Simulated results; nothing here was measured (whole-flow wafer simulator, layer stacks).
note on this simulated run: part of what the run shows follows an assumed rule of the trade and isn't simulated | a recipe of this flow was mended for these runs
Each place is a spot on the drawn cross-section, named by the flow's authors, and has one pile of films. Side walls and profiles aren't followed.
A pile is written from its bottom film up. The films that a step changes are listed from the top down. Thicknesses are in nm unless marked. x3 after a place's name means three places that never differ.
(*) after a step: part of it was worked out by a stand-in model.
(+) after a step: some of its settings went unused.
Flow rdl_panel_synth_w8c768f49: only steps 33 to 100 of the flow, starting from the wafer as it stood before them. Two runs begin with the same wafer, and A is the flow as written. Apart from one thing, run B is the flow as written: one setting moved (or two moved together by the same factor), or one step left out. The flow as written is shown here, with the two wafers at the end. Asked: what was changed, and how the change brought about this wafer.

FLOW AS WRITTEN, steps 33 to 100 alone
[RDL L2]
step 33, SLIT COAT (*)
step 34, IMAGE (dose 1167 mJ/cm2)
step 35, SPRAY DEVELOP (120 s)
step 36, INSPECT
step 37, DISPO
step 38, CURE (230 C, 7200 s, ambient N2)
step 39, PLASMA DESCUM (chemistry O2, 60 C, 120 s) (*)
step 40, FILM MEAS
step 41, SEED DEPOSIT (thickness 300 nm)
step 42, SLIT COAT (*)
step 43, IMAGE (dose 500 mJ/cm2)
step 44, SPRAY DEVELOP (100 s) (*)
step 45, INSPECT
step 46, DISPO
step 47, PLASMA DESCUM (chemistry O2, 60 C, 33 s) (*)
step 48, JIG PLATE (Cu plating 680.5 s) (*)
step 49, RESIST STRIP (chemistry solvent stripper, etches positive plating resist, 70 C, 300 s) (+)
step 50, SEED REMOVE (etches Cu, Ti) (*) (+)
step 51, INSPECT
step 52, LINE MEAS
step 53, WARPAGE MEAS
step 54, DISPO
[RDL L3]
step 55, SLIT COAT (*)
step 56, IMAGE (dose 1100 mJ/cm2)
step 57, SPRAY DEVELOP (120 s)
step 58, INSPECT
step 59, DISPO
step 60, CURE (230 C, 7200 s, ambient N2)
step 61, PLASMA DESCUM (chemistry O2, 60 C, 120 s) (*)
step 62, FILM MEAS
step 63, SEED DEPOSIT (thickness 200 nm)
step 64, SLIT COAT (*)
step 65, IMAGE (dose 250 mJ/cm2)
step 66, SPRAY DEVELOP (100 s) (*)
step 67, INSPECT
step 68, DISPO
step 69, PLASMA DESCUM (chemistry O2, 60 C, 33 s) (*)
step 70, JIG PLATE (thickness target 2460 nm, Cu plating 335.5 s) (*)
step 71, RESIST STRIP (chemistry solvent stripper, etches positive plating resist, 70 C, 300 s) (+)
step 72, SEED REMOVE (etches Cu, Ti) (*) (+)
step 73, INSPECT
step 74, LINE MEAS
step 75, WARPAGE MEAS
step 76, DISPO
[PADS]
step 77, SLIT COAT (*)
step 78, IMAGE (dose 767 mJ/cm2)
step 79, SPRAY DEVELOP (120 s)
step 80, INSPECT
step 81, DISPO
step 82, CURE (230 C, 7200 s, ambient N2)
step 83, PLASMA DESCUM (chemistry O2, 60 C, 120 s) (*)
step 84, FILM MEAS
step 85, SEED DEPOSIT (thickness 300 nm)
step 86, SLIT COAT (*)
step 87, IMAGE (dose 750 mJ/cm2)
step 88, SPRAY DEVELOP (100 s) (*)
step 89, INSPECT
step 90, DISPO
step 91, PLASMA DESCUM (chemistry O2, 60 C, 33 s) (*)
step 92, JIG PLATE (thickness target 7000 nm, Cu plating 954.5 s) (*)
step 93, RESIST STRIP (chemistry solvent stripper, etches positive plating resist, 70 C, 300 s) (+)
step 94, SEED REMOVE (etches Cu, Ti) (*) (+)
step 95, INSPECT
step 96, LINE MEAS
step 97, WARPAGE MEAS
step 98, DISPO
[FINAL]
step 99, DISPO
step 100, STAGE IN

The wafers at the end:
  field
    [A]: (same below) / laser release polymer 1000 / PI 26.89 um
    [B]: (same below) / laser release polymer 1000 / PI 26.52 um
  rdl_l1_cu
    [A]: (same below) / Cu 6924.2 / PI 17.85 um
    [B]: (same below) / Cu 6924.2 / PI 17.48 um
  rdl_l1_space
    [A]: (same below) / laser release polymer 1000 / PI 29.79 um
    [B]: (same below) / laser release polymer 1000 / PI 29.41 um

Cause: step 48, JIG PLATE: Cu plating 517.2 s was run, though the flow has Cu plating 680.5 s.

The path from the change to this, step by step:
  step 48, JIG PLATE (Cu plating 680.5 s) (*)
      rdl_l2_cu, rdl_l2_land, rdl_l2_via, rdl_l2_rim, rdl_l3_land, rdl_l3_via: A +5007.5 Cu | B +3805.9 Cu
  step 55, SLIT COAT (*)
      rdl_l2_space: A +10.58 um PI | B +9602.1 PI
      field, pads_cu, pads_space, pads_land, pads_via: A +7936.4 PI | B +7563.3 PI
      (and at 10 other places as well)
  step 64, SLIT COAT (*)
      rdl_l2_space: A +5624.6 ILINE-POS-THICK-GRADE-A (new film) | B +5466.3 ILINE-POS-THICK-GRADE-A (new film)
      rdl_l1_rim: A +5077.5 ILINE-POS-THICK-GRADE-A (new film) | B +4897.2 ILINE-POS-THICK-GRADE-A (new film)
      (and at 3 other places as well)
  step 66, SPRAY DEVELOP (100 s) (*)
      rdl_l3_land: A -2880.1 ILINE-POS-THICK-GRADE-A (all of it) | B -2956 ILINE-POS-THICK-GRADE-A (all of it)
  step 71, RESIST STRIP (chemistry solvent stripper, etches positive plating resist, 70 C, 300 s) (+)
      rdl_l2_space: A -5594.9 ILINE-POS-THICK-GRADE-A (all of it) | B -5436.6 ILINE-POS-THICK-GRADE-A (all of it)
      rdl_l1_rim: A -5047.8 ILINE-POS-THICK-GRADE-A (all of it) | B -4867.5 ILINE-POS-THICK-GRADE-A (all of it)
      (and at 2 other places as well)
  step 77, SLIT COAT (*)
      rdl_l2_space: A +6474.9 PI | B +6328.3 PI
      rdl_l1_rim: A +5965.6 PI | B +5789.1 PI
      (and at 2 other places as well)
  step 86, SLIT COAT (*)
      rdl_l2_cu: A +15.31 um ILINE-POS-THICK-GRADE-A (new film) | B +15.23 um ILINE-POS-THICK-GRADE-A (new film)
      rdl_l2_space: A +15.33 um ILINE-POS-THICK-GRADE-A (new film) | B +15.24 um ILINE-POS-THICK-GRADE-A (new film)
      (and at 8 other places as well)
  step 93, RESIST STRIP (chemistry solvent stripper, etches positive plating resist, 70 C, 300 s) (+)
      rdl_l2_cu: A -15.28 um ILINE-POS-THICK-GRADE-A (all of it) | B -15.2 um ILINE-POS-THICK-GRADE-A (all of it)
      rdl_l2_space: A -15.3 um ILINE-POS-THICK-GRADE-A (all of it) | B -15.21 um ILINE-POS-THICK-GRADE-A (all of it)
      (and at 8 other places as well)
